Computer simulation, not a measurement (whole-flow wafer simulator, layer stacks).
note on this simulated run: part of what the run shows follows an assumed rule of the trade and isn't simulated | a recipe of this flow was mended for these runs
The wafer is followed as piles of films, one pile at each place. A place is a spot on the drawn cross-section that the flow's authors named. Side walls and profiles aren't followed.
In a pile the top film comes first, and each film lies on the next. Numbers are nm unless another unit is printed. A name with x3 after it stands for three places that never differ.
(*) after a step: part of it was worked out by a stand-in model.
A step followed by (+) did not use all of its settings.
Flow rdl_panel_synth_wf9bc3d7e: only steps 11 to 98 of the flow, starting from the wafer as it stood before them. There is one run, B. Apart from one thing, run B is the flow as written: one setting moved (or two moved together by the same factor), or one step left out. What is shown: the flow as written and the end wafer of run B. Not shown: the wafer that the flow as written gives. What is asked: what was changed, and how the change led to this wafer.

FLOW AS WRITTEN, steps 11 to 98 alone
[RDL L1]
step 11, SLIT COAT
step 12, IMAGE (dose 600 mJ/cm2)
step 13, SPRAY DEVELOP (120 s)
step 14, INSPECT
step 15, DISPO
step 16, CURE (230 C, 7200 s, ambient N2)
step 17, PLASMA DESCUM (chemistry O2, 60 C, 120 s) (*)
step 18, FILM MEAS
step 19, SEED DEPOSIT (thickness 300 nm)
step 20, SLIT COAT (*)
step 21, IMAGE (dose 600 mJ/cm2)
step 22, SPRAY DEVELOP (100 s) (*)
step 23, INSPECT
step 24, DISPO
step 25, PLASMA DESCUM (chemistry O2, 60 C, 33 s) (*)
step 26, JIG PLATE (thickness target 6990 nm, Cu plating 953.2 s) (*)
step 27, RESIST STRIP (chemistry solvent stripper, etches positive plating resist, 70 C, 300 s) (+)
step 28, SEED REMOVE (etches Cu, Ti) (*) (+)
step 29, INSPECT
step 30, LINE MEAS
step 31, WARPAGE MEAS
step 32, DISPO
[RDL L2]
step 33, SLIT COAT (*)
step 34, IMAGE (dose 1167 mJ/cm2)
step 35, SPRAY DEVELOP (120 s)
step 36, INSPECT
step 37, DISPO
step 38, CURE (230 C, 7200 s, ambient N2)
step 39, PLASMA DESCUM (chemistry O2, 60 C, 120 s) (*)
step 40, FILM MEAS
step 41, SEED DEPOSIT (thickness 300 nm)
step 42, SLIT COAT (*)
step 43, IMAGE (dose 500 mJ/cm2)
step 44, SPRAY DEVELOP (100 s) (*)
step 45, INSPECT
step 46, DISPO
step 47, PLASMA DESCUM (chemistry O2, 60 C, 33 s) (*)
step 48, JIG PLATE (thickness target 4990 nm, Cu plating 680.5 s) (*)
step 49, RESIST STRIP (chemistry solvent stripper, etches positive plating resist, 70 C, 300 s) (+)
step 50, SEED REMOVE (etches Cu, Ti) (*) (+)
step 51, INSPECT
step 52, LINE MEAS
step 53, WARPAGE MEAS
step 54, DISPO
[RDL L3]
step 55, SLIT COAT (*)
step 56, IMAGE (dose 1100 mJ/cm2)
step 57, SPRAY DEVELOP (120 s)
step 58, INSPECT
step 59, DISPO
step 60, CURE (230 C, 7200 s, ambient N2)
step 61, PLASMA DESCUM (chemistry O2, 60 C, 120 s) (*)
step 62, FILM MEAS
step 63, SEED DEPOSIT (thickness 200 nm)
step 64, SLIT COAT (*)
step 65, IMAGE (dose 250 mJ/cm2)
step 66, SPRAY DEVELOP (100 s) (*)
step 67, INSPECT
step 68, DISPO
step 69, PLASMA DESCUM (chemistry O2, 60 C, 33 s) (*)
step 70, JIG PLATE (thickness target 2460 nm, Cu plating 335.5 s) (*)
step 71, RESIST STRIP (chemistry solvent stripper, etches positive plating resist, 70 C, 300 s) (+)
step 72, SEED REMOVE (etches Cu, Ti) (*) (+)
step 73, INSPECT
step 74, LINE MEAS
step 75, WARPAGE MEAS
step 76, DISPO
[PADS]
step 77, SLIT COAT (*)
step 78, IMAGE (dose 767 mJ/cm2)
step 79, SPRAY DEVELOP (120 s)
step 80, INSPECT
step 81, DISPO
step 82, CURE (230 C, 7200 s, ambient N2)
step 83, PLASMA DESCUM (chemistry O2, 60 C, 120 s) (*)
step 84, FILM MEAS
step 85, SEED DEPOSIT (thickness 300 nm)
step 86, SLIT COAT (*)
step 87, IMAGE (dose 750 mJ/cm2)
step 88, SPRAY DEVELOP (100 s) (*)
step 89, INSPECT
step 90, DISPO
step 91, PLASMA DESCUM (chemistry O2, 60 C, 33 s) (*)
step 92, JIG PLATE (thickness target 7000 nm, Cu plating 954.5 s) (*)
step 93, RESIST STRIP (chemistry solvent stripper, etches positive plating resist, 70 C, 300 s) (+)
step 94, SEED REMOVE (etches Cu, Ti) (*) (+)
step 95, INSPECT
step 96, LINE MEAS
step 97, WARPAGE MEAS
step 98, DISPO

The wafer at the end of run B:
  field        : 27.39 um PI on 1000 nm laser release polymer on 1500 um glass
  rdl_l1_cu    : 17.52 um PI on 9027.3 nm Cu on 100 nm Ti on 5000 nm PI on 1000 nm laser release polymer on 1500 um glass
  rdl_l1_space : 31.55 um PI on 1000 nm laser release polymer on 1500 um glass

What caused this: step 26, JIG PLATE: Cu plating 1239 s was run, though the flow has Cu plating 953.2 s.

How this came from the change, step by step:
  step 26, JIG PLATE (thickness target 6990 nm, Cu plating 953.2 s) (*)
      rdl_l1_cu, rdl_l1_via, rdl_l1_rim, rdl_l2_land, rdl_l2_via: +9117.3 Cu (as written it would have been: +7014.2 Cu)
  step 33, SLIT COAT (*)
      rdl_l2_cu, rdl_l2_space: +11 um PI (as written it would have been: +9908.1 PI)
      field, rdl_l3_cu, rdl_l3_space and 7 more: +8560.4 PI (as written it would have been: +8062.5 PI)
      (also at 4 further places)
  step 42, SLIT COAT (*)
      rdl_l1_via: +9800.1 ILINE-POS-THICK-GRADE-A (new film) (as written it would have been: +10.08 um ILINE-POS-THICK-GRADE-A (new film))
      rdl_l2_cu, rdl_l2_space: +10.36 um ILINE-POS-THICK-GRADE-A (new film) (as written it would have been: +10.13 um ILINE-POS-THICK-GRADE-A (new film))
      (also at 3 further places)
  step 44, SPRAY DEVELOP (100 s) (*)
      rdl_l2_cu: -10.36 um ILINE-POS-THICK-GRADE-A (all of it) (as written it would have been: -10.13 um ILINE-POS-THICK-GRADE-A (all of it))
      rdl_l2_land: -6870.9 ILINE-POS-THICK-GRADE-A (all of it) (as written it would have been: -7139.5 ILINE-POS-THICK-GRADE-A (all of it))
      (also at 1 further place)
  step 49, RESIST STRIP (chemistry solvent stripper, etches positive plating resist, 70 C, 300 s) (+)
      rdl_l1_via: -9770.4 ILINE-POS-THICK-GRADE-A (all of it) (as written it would have been: -10.05 um ILINE-POS-THICK-GRADE-A (all of it))
      rdl_l1_space: -10.75 um ILINE-POS-THICK-GRADE-A (all of it) (as written it would have been: -10.49 um ILINE-POS-THICK-GRADE-A (all of it))
      (also at 1 further place)
  step 55, SLIT COAT (*)
      rdl_l1_space: +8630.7 PI (as written it would have been: +8409.5 PI)
      rdl_l1_via: +7774.1 PI (as written it would have been: +8010.4 PI)
      (also at 4 further places)
  step 64, SLIT COAT (*)
      rdl_l1_via: +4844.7 ILINE-POS-THICK-GRADE-A (new film) (as written it would have been: +4989.6 ILINE-POS-THICK-GRADE-A (new film))
      rdl_l2_cu: +5408.2 ILINE-POS-THICK-GRADE-A (new film) (as written it would have been: +5291.3 ILINE-POS-THICK-GRADE-A (new film))
      (also at 2 further places)
  step 71, RESIST STRIP (chemistry solvent stripper, etches positive plating resist, 70 C, 300 s) (+)
      rdl_l1_via: -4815 ILINE-POS-THICK-GRADE-A (all of it) (as written it would have been: -4959.9 ILINE-POS-THICK-GRADE-A (all of it))
      rdl_l2_cu: -5378.5 ILINE-POS-THICK-GRADE-A (all of it) (as written it would have been: -5261.6 ILINE-POS-THICK-GRADE-A (all of it))
      (also at 2 further places)
  step 77, SLIT COAT (*)
      rdl_l1_via: +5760 PI (as written it would have been: +5886.6 PI)
      rdl_l2_land: +4950.9 PI (as written it would have been: +5066.5 PI)
      (also at 1 further place)
  step 86, SLIT COAT (*)
      rdl_l1_cu: +15.01 um ILINE-POS-THICK-GRADE-A (new film) (as written it would have been: +14.96 um ILINE-POS-THICK-GRADE-A (new film))
      rdl_l1_space: +15.11 um ILINE-POS-THICK-GRADE-A (new film) (as written it would have been: +15.05 um ILINE-POS-THICK-GRADE-A (new film))
      (also at 6 further places)
  step 93, RESIST STRIP (chemistry solvent stripper, etches positive plating resist, 70 C, 300 s) (+)
      rdl_l1_cu: -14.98 um ILINE-POS-THICK-GRADE-A (all of it) (as written it would have been: -14.93 um ILINE-POS-THICK-GRADE-A (all of it))
      rdl_l1_space: -15.08 um ILINE-POS-THICK-GRADE-A (all of it) (as written it would have been: -15.02 um ILINE-POS-THICK-GRADE-A (all of it))
      (also at 6 further places)
